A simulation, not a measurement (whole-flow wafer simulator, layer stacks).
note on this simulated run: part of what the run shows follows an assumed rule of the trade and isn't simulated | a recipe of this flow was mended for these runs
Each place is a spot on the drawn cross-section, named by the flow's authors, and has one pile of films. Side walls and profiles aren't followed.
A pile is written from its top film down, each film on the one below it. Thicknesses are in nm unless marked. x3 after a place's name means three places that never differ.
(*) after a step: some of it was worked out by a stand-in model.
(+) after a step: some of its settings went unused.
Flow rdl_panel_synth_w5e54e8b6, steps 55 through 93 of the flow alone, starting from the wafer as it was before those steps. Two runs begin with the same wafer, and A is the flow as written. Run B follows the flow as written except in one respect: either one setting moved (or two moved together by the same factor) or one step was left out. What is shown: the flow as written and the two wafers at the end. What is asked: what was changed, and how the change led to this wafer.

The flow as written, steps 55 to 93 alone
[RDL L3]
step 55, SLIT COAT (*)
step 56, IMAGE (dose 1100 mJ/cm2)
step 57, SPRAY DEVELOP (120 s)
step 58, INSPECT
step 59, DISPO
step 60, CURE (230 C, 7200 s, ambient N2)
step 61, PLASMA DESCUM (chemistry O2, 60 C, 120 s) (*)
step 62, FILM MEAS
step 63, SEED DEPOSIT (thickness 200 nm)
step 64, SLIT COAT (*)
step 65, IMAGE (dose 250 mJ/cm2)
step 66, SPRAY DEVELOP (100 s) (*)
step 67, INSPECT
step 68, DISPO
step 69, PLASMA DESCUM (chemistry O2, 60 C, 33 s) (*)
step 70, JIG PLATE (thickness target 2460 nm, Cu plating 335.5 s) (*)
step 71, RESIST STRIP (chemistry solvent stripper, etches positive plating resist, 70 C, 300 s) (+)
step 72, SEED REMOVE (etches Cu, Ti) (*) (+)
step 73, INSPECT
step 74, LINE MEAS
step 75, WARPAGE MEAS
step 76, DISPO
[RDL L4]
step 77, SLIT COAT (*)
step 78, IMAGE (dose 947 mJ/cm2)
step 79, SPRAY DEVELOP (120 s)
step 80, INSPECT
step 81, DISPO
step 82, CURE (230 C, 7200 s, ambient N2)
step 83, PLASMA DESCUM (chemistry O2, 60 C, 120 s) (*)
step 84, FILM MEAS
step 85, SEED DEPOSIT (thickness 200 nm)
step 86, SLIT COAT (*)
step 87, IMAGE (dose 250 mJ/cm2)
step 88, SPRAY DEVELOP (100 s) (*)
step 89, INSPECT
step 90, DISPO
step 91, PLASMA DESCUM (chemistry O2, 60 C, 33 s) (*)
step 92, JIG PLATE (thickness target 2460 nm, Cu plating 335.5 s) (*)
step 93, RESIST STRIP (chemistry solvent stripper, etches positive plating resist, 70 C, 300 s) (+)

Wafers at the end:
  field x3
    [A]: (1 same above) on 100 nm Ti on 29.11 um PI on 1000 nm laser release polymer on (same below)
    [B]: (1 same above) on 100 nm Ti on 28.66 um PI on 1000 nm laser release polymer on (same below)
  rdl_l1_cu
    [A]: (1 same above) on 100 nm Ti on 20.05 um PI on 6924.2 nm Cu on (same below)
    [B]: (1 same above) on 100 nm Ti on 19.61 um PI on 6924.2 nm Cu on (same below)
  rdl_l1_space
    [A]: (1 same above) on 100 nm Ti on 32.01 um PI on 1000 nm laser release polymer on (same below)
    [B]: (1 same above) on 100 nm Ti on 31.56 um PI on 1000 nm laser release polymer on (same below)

Cause: step 70, JIG PLATE: Cu plating 245.9 s was run, while the flow as written has Cu plating 335.5 s.

The path from the change to this, step by step:
  step 70, JIG PLATE (thickness target 2460 nm, Cu plating 335.5 s) (*)
      rdl_l3_cu, rdl_l3_land, rdl_l3_via, rdl_l4_land, rdl_l4_via: A Cu gains 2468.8 | B Cu gains 1809.5
  step 77, SLIT COAT (*)
      field x3, pads_land x2: A PI gains 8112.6 | B PI gains 7664.7
      rdl_l1_cu: A PI gains 7979.2 | B PI gains 7533.6
      (as well as at 13 more places)
  step 86, SLIT COAT (*)
      rdl_l3_land: A ILINE-POS-THICK-GRADE-A gains 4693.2 (new film) | B ILINE-POS-THICK-GRADE-A gains 4898.8 (new film)
      rdl_l3_via: A ILINE-POS-THICK-GRADE-A gains 4627.8 (new film) | B ILINE-POS-THICK-GRADE-A gains 4900.3 (new film)
  step 93, RESIST STRIP (chemistry solvent stripper, etches positive plating resist, 70 C, 300 s) (+)
      rdl_l3_land: A ILINE-POS-THICK-GRADE-A loses 4663.5 (all of it) | B ILINE-POS-THICK-GRADE-A loses 4869.1 (all of it)
      rdl_l3_via: A ILINE-POS-THICK-GRADE-A loses 4598.1 (all of it) | B ILINE-POS-THICK-GRADE-A loses 4870.6 (all of it)
